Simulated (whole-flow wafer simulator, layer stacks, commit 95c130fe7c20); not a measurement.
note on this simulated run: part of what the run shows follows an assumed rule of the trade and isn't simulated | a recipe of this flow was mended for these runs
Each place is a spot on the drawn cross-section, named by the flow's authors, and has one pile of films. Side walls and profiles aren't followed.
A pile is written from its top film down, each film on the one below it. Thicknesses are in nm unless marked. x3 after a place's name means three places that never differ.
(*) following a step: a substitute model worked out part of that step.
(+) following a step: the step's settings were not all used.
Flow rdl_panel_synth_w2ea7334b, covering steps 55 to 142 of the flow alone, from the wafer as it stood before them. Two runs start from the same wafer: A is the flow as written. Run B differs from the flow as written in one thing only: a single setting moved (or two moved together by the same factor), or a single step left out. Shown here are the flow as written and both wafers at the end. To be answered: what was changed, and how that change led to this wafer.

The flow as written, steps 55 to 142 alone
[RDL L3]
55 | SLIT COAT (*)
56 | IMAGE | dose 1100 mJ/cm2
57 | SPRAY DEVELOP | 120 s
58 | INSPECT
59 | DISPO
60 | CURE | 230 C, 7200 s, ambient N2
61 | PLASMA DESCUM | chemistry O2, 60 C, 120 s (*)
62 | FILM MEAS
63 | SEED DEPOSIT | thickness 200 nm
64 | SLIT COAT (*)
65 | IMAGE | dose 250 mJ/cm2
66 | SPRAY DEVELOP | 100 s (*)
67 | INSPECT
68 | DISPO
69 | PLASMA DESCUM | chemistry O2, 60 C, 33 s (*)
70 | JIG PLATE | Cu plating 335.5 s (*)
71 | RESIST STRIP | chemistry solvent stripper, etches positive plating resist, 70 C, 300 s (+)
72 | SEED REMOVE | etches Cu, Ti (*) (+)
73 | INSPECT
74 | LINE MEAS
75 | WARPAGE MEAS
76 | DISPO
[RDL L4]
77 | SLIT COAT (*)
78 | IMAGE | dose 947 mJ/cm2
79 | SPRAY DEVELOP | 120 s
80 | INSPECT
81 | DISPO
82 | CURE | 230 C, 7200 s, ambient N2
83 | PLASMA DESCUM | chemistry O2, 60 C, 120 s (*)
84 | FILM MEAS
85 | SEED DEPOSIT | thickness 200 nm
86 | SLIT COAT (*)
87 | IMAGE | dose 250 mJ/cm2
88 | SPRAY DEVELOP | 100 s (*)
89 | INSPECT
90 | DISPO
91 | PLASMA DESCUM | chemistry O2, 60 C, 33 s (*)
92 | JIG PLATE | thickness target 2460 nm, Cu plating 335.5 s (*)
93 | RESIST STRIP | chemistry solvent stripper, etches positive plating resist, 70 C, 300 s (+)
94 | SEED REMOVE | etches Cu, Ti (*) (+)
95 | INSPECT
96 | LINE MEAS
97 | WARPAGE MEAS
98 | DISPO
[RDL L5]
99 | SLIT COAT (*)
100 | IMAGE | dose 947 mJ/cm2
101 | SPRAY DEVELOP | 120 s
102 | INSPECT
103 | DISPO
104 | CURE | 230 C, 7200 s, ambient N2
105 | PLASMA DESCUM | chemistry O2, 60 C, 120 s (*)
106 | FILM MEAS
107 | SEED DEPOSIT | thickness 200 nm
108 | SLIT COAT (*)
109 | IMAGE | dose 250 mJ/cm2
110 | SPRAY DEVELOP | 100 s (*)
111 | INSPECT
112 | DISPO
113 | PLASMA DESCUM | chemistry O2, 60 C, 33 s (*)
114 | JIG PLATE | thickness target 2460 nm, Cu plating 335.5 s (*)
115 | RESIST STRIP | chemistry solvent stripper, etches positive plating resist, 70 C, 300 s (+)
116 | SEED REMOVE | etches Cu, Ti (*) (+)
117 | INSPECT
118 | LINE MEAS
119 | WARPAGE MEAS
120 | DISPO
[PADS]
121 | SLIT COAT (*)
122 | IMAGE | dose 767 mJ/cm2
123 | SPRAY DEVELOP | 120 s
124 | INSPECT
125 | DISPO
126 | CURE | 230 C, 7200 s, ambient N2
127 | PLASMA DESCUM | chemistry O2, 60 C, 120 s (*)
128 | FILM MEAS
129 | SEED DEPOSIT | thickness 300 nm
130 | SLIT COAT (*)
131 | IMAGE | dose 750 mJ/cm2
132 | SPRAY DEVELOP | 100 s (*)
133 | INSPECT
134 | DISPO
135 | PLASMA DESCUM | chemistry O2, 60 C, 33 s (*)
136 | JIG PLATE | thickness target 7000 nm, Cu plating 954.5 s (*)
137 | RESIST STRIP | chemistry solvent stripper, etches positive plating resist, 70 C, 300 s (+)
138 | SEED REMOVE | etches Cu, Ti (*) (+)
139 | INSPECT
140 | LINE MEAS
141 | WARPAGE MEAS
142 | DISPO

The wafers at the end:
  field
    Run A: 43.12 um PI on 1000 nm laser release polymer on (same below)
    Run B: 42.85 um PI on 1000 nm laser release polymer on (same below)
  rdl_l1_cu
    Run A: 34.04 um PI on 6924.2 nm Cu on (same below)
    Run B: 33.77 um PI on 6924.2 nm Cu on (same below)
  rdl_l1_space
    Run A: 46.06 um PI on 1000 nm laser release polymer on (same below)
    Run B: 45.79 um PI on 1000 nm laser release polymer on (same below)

Cause: step 70, JIG PLATE: Cu plating 281.8 s was run, while the flow as written has Cu plating 335.5 s.

The path from the change to this, step by step:
  70 | JIG PLATE | Cu plating 335.5 s (*)
      rdl_l3_cu, rdl_l3_land, rdl_l3_via, rdl_l4_land, rdl_l4_via: A Cu gains 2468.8 | B Cu gains 2073.7
  77 | SLIT COAT (*)
      field, rdl_l5_cu, rdl_l5_space and 6 more: A PI gains 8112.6 | B PI gains 7842.1
      rdl_l1_cu: A PI gains 7979.2 | B PI gains 7710.1
      (as well as at 13 more places)
  86 | SLIT COAT (*)
      rdl_l3_land: A ILINE-POS-THICK-GRADE-A gains 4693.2 (new film) | B ILINE-POS-THICK-GRADE-A gains 4807 (new film)
      rdl_l3_via: A ILINE-POS-THICK-GRADE-A gains 4627.8 (new film) | B ILINE-POS-THICK-GRADE-A gains 4776.1 (new film)
  93 | RESIST STRIP | chemistry solvent stripper, etches positive plating resist, 70 C, 300 s (+)
      rdl_l3_land: A ILINE-POS-THICK-GRADE-A loses 4663.5 (all of it) | B ILINE-POS-THICK-GRADE-A loses 4777.3 (all of it)
      rdl_l3_via: A ILINE-POS-THICK-GRADE-A loses 4598.1 (all of it) | B ILINE-POS-THICK-GRADE-A loses 4746.4 (all of it)
  99 | SLIT COAT (*)
      rdl_l3_via: A PI gains 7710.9 | B PI gains 7872
      rdl_l4_via: A PI gains 12.41 um (new film) | B PI gains 12.46 um (new film)
  130 | SLIT COAT (*)
      rdl_l2_cu, rdl_l2_space: A ILINE-POS-THICK-GRADE-A gains 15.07 um (new film) | B ILINE-POS-THICK-GRADE-A gains 15.08 um (new film)
      rdl_l2_rim: A ILINE-POS-THICK-GRADE-A gains 14.97 um (new film) | B ILINE-POS-THICK-GRADE-A gains 14.98 um (new film)
      (as well as at 3 more places)
  137 | RESIST STRIP | chemistry solvent stripper, etches positive plating resist, 70 C, 300 s (+)
      rdl_l2_rim: A ILINE-POS-THICK-GRADE-A loses 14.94 um (all of it) | B ILINE-POS-THICK-GRADE-A loses 14.95 um (all of it)
      rdl_l3_land: A ILINE-POS-THICK-GRADE-A loses 14.92 um (all of it) | B ILINE-POS-THICK-GRADE-A loses 14.94 um (all of it)
      (as well as at 2 more places)
